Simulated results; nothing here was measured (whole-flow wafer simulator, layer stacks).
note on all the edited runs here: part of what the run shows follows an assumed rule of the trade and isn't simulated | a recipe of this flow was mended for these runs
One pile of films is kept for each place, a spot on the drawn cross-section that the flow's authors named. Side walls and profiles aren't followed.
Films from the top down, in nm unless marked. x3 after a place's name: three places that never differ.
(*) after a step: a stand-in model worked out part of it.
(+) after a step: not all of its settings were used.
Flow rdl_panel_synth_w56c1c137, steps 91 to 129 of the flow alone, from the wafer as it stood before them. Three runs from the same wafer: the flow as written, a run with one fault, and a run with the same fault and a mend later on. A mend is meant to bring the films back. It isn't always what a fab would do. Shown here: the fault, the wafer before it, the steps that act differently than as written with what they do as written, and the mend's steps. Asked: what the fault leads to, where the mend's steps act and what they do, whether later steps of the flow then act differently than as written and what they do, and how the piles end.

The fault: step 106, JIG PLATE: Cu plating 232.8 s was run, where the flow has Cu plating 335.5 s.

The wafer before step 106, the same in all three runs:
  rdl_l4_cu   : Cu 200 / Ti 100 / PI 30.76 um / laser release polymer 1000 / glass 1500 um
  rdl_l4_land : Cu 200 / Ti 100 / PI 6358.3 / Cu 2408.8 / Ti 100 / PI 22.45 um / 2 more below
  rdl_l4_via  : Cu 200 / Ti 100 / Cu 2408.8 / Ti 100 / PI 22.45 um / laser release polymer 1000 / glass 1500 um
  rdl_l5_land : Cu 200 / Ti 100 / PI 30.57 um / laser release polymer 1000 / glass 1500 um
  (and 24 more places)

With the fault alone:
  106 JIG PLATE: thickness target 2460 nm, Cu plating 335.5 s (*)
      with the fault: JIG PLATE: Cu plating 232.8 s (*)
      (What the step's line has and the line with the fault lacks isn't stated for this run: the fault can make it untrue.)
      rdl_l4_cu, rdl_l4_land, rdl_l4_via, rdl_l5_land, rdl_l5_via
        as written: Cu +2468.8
        with the fault: Cu +1713.1
  Later steps of the flow that act differently than as written:
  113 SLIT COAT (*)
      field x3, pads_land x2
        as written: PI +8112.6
        with the fault: PI +7600.6
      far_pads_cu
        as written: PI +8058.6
        with the fault: PI +7547.5
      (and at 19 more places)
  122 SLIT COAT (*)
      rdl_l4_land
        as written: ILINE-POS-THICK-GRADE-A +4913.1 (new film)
        with the fault: ILINE-POS-THICK-GRADE-A +5111.5 (new film)
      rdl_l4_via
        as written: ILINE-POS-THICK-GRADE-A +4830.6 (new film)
        with the fault: ILINE-POS-THICK-GRADE-A +5106.7 (new film)
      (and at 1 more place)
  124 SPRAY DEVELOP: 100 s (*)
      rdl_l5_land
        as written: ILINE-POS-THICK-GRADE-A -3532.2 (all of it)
        with the fault: ILINE-POS-THICK-GRADE-A -3607.7 (all of it)
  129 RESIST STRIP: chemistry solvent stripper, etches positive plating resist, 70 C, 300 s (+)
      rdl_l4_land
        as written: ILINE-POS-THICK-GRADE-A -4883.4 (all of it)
        with the fault: ILINE-POS-THICK-GRADE-A -5081.8 (all of it)
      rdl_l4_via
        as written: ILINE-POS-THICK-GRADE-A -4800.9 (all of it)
        with the fault: ILINE-POS-THICK-GRADE-A -5077 (all of it)
  At the end the piles differ from the flow's by more than 2% or 0.5 nm, whichever is larger, at rdl_l2_cu, rdl_l2_land, rdl_l3_cu and 9 more.
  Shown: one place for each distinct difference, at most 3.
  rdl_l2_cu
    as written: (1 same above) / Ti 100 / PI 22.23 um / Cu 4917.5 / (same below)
    with the fault: (1 same above) / Ti 100 / PI 21.72 um / Cu 4917.5 / (same below)
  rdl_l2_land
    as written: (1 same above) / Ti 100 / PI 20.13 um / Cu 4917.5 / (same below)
    with the fault: (1 same above) / Ti 100 / PI 19.62 um / Cu 4917.5 / (same below)
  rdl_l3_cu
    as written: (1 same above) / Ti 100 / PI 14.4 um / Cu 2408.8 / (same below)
    with the fault: (1 same above) / Ti 100 / PI 13.89 um / Cu 2408.8 / (same below)

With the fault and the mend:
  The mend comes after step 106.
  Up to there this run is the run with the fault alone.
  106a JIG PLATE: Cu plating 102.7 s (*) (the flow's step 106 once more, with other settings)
      rdl_l4_cu, rdl_l4_land, rdl_l4_via, rdl_l5_land, rdl_l5_via
        Cu +755.7
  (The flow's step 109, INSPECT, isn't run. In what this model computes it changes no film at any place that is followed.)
  No later step of the flow acts differently than as written at any place that is followed.
  At the end the piles are the same as the flow's at every place that both follow.
